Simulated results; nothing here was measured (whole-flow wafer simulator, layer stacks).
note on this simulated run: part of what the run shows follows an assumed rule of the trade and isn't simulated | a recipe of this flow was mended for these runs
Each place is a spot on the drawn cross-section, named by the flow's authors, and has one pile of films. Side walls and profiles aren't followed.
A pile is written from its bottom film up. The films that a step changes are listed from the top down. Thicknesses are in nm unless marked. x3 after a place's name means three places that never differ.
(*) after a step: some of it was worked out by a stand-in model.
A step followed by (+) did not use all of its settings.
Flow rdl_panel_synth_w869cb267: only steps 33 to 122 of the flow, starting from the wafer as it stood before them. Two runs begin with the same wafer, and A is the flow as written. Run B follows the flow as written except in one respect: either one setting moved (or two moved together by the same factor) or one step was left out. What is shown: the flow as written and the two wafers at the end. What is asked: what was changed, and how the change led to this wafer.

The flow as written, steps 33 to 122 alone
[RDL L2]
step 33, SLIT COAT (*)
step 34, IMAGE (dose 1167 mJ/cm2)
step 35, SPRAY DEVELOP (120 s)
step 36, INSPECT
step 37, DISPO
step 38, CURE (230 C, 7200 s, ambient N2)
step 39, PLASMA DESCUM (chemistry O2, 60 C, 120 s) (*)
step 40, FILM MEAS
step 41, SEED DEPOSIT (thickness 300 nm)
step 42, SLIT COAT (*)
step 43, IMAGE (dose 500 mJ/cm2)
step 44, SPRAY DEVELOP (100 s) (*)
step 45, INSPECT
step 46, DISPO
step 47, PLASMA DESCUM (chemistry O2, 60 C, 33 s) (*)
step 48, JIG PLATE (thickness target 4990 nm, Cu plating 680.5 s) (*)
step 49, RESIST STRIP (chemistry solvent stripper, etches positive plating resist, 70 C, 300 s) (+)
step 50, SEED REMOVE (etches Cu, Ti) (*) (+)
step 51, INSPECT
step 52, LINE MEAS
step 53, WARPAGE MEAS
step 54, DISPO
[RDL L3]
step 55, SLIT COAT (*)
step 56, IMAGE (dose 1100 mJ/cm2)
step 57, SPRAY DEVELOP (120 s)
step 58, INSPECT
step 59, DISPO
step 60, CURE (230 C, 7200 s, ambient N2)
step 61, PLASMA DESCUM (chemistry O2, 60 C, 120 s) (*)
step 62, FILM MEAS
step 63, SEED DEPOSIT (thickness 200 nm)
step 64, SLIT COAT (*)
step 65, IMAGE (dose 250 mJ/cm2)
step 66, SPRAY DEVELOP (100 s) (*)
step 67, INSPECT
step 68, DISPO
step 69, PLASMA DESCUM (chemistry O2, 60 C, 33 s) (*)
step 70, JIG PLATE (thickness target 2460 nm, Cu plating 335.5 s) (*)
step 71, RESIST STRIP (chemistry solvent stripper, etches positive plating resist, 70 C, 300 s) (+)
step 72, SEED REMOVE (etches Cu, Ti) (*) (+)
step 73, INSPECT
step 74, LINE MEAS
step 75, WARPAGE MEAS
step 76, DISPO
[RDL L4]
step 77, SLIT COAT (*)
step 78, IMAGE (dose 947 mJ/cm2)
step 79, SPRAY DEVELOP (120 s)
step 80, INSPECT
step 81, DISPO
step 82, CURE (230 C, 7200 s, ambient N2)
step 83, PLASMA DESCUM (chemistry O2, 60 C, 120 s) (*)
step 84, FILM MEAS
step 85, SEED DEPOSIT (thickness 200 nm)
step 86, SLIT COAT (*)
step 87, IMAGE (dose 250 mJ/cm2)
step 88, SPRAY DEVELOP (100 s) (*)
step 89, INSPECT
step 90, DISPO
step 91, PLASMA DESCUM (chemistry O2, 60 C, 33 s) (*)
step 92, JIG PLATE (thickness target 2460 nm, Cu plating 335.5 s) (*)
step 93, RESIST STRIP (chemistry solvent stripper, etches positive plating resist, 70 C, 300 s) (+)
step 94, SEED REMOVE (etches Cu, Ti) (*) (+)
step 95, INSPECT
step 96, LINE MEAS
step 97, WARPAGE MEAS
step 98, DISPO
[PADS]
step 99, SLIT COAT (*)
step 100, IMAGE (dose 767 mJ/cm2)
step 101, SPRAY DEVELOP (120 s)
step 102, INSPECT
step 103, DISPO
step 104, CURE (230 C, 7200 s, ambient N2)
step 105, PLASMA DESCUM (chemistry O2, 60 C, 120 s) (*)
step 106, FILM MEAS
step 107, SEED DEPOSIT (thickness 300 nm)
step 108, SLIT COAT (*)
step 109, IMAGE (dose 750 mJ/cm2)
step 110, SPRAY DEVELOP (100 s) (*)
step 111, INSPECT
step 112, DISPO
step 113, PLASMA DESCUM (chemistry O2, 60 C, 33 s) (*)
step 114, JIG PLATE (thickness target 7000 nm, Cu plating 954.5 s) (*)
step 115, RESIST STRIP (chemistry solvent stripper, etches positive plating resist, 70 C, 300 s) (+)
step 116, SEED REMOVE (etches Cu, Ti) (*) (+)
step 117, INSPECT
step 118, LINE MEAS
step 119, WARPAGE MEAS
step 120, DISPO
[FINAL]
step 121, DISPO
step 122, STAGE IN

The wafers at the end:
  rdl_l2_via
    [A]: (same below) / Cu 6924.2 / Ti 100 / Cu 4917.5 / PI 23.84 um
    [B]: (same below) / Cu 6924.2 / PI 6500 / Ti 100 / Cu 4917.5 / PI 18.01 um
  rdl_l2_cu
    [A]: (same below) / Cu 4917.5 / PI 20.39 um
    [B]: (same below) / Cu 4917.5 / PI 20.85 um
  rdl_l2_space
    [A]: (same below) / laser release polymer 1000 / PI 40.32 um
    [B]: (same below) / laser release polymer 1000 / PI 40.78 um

The reason: step 35, SPRAY DEVELOP: 120 s, was skipped.

The path from the change to this, step by step:
  step 42, SLIT COAT (*)
      rdl_l2_via: A ILINE-POS-THICK-GRADE-A gains 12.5 um (new film) | B ILINE-POS-THICK-GRADE-A gains 8868.5 (new film)
      rdl_l2_cu, rdl_l2_space: A ILINE-POS-THICK-GRADE-A gains 10.13 um (new film) | B ILINE-POS-THICK-GRADE-A gains 10.93 um (new film)
      (and at 2 other places as well)
  step 44, SPRAY DEVELOP (100 s) (*)
      rdl_l2_via: A ILINE-POS-THICK-GRADE-A loses 12.5 um (all of it) | B ILINE-POS-THICK-GRADE-A loses 8868.5 (all of it)
      rdl_l2_cu: A ILINE-POS-THICK-GRADE-A loses 10.13 um (all of it) | B ILINE-POS-THICK-GRADE-A loses 10.93 um (all of it)
      (and at 1 other place as well)
  step 49, RESIST STRIP (chemistry solvent stripper, etches positive plating resist, 70 C, 300 s) (+)
      rdl_l2_space: A ILINE-POS-THICK-GRADE-A loses 10.1 um (all of it) | B ILINE-POS-THICK-GRADE-A loses 10.9 um (all of it)
      rdl_l1_rim: A ILINE-POS-THICK-GRADE-A loses 8208.7 (all of it) | B ILINE-POS-THICK-GRADE-A loses 9357.3 (all of it)
  step 55, SLIT COAT (*)
      rdl_l2_via: A PI gains 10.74 um (new film) | B PI gains 5653.3 (new film)
      rdl_l2_cu: A PI gains 5919.4 (new film) | B PI gains 6171.9 (new film)
      (and at 3 other places as well)
  step 64, SLIT COAT (*)
      rdl_l2_cu: A ILINE-POS-THICK-GRADE-A gains 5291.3 (new film) | B ILINE-POS-THICK-GRADE-A gains 5433.5 (new film)
      rdl_l2_space: A ILINE-POS-THICK-GRADE-A gains 5624.6 (new film) | B ILINE-POS-THICK-GRADE-A gains 5770.5 (new film)
      (and at 3 other places as well)
  step 71, RESIST STRIP (chemistry solvent stripper, etches positive plating resist, 70 C, 300 s) (+)
      rdl_l2_cu: A ILINE-POS-THICK-GRADE-A loses 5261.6 (all of it) | B ILINE-POS-THICK-GRADE-A loses 5403.8 (all of it)
      rdl_l2_space: A ILINE-POS-THICK-GRADE-A loses 5594.9 (all of it) | B ILINE-POS-THICK-GRADE-A loses 5740.8 (all of it)
      (and at 3 other places as well)
  step 77, SLIT COAT (*)
      rdl_l2_land: A PI gains 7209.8 | B PI gains 7489.3
      rdl_l2_via: A PI gains 7515 | B PI gains 6942
  step 86, SLIT COAT (*)
      rdl_l2_via: A ILINE-POS-THICK-GRADE-A gains 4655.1 (new film) | B ILINE-POS-THICK-GRADE-A gains 4477.9 (new film)
  step 93, RESIST STRIP (chemistry solvent stripper, etches positive plating resist, 70 C, 300 s) (+)
      rdl_l2_via: A ILINE-POS-THICK-GRADE-A loses 4625.4 (all of it) | B ILINE-POS-THICK-GRADE-A loses 4448.2 (all of it)
  step 99, SLIT COAT (*)
      rdl_l2_via: A PI gains 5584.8 | B PI gains 5419.4
  step 108, SLIT COAT (*)
      rdl_l2_cu, rdl_l2_space: A ILINE-POS-THICK-GRADE-A gains 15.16 um (new film) | B ILINE-POS-THICK-GRADE-A gains 15.21 um (new film)
      rdl_l1_rim: A ILINE-POS-THICK-GRADE-A gains 14.98 um (new film) | B ILINE-POS-THICK-GRADE-A gains 15 um (new film)
      (and at 2 other places as well)
  step 115, RESIST STRIP (chemistry solvent stripper, etches positive plating resist, 70 C, 300 s) (+)
      rdl_l2_cu, rdl_l2_space: A ILINE-POS-THICK-GRADE-A loses 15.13 um (all of it) | B ILINE-POS-THICK-GRADE-A loses 15.18 um (all of it)
      rdl_l1_rim: A ILINE-POS-THICK-GRADE-A loses 14.95 um (all of it) | B ILINE-POS-THICK-GRADE-A loses 14.97 um (all of it)
      (and at 2 other places as well)
If metal films that touch count as one body, rdl_l2_via has 2 bodies (between them, from the top down: PI 6500); the flow as written gives 1 body.
